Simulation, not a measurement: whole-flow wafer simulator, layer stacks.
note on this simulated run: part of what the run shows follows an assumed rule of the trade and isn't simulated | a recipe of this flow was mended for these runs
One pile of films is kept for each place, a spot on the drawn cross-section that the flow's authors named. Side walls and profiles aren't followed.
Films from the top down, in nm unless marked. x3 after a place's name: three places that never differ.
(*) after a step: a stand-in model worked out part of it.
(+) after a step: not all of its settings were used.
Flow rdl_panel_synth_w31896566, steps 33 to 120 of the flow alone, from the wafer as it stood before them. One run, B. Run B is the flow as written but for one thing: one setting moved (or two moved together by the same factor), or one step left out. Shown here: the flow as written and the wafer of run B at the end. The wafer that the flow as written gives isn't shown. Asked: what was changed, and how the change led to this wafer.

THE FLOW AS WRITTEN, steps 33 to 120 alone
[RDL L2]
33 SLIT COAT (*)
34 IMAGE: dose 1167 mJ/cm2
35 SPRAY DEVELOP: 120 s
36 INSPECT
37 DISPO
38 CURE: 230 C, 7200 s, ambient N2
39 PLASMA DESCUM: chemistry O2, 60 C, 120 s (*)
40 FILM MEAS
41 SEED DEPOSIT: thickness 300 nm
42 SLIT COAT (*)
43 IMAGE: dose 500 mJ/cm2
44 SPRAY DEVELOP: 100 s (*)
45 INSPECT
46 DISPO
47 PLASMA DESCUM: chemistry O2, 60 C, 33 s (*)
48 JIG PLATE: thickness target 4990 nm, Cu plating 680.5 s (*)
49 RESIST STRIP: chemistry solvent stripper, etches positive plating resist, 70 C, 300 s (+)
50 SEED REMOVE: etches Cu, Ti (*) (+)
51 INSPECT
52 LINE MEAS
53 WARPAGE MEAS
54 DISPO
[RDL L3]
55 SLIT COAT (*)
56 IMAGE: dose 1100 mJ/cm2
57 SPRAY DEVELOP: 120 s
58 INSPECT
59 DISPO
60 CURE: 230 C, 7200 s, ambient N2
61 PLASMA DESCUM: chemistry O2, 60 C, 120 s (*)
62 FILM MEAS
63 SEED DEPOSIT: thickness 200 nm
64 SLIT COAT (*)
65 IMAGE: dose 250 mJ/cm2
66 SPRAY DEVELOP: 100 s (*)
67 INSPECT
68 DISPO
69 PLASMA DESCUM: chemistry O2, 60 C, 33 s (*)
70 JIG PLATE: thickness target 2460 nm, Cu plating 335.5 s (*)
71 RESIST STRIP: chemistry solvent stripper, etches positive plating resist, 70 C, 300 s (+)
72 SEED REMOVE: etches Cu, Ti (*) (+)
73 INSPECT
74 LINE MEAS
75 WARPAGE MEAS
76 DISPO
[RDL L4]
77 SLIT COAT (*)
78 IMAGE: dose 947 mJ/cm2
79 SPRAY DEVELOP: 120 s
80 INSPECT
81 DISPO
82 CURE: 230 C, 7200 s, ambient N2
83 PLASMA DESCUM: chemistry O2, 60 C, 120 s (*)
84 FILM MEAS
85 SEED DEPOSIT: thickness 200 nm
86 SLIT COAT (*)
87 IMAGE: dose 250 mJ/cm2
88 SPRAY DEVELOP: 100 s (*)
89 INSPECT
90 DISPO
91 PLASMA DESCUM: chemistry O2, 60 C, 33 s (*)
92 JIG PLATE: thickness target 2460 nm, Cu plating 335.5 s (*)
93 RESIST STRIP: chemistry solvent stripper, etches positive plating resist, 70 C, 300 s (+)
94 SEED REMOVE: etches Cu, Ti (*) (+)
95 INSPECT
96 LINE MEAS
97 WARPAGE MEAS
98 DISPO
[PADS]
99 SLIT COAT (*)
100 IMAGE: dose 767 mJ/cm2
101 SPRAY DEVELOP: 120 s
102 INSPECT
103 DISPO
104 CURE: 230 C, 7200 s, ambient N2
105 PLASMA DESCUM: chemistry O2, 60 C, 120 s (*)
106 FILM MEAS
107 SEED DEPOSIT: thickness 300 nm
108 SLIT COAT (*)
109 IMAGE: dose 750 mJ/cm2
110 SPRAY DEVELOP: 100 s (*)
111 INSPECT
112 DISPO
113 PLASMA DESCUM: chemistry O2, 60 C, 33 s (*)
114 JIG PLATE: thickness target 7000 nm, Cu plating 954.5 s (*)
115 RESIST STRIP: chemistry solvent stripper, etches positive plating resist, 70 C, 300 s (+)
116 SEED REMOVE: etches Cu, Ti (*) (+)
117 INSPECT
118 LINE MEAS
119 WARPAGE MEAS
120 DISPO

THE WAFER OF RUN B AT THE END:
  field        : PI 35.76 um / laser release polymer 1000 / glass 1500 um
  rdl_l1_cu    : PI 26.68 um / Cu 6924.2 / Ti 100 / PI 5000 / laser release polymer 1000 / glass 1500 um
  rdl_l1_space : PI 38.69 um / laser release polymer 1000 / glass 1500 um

The cause: step 48, JIG PLATE: Cu plating 986.7 s was run, where the flow has Cu plating 680.5 s.

How the change led to this, step by step:
  48 JIG PLATE: thickness target 4990 nm, Cu plating 680.5 s (*)
      rdl_l2_cu, rdl_l2_land, rdl_l2_via, rdl_l2_rim, rdl_l3_land, rdl_l3_via: Cu +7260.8 (as written it would be: Cu +5007.5)
  55 SLIT COAT (*)
      rdl_l3_cu, rdl_l3_space: PI +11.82 um (as written it would be: PI +9998.1)
      rdl_l1_rim: PI +11 um (as written it would be: PI +9173.5)
      (and at 16 more places)
  64 SLIT COAT (*)
      rdl_l3_cu, rdl_l3_space: ILINE-POS-THICK-GRADE-A +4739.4 (new film) (as written it would be: ILINE-POS-THICK-GRADE-A +4624.3 (new film))
      rdl_l2_space: ILINE-POS-THICK-GRADE-A +5800.7 (new film) (as written it would be: ILINE-POS-THICK-GRADE-A +5624.6 (new film))
      (and at 4 more places)
  66 SPRAY DEVELOP: 100 s (*)
      rdl_l3_cu: ILINE-POS-THICK-GRADE-A -4739.4 (all of it) (as written it would be: ILINE-POS-THICK-GRADE-A -4624.3 (all of it))
      rdl_l3_land: ILINE-POS-THICK-GRADE-A -2773.1 (all of it) (as written it would be: ILINE-POS-THICK-GRADE-A -2880.1 (all of it))
  71 RESIST STRIP: chemistry solvent stripper, etches positive plating resist, 70 C, 300 s (+)
      rdl_l2_space: ILINE-POS-THICK-GRADE-A -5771 (all of it) (as written it would be: ILINE-POS-THICK-GRADE-A -5594.9 (all of it))
      rdl_l1_rim: ILINE-POS-THICK-GRADE-A -5247.8 (all of it) (as written it would be: ILINE-POS-THICK-GRADE-A -5047.8 (all of it))
      (and at 3 more places)
  77 SLIT COAT (*)
      rdl_l2_space: PI +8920 (as written it would be: PI +8736.1)
      rdl_l1_rim: PI +8402.6 (as written it would be: PI +8189.4)
      (and at 3 more places)
  86 SLIT COAT (*)
      rdl_l2_via: ILINE-POS-THICK-GRADE-A +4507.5 (new film) (as written it would be: ILINE-POS-THICK-GRADE-A +4655.1 (new film))
  93 RESIST STRIP: chemistry solvent stripper, etches positive plating resist, 70 C, 300 s (+)
      rdl_l2_via: ILINE-POS-THICK-GRADE-A -4477.8 (all of it) (as written it would be: ILINE-POS-THICK-GRADE-A -4625.4 (all of it))
  99 SLIT COAT (*)
      rdl_l2_via: PI +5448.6 (as written it would be: PI +5584.8)
  108 SLIT COAT (*)
      rdl_l2_cu, rdl_l2_space: ILINE-POS-THICK-GRADE-A +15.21 um (new film) (as written it would be: ILINE-POS-THICK-GRADE-A +15.16 um (new film))
      rdl_l1_rim: ILINE-POS-THICK-GRADE-A +14.99 um (new film) (as written it would be: ILINE-POS-THICK-GRADE-A +14.98 um (new film))
      (and at 7 more places)
  115 RESIST STRIP: chemistry solvent stripper, etches positive plating resist, 70 C, 300 s (+)
      rdl_l2_cu, rdl_l2_space: ILINE-POS-THICK-GRADE-A -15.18 um (all of it) (as written it would be: ILINE-POS-THICK-GRADE-A -15.13 um (all of it))
      rdl_l1_rim: ILINE-POS-THICK-GRADE-A -14.96 um (all of it) (as written it would be: ILINE-POS-THICK-GRADE-A -14.95 um (all of it))
      (and at 7 more places)
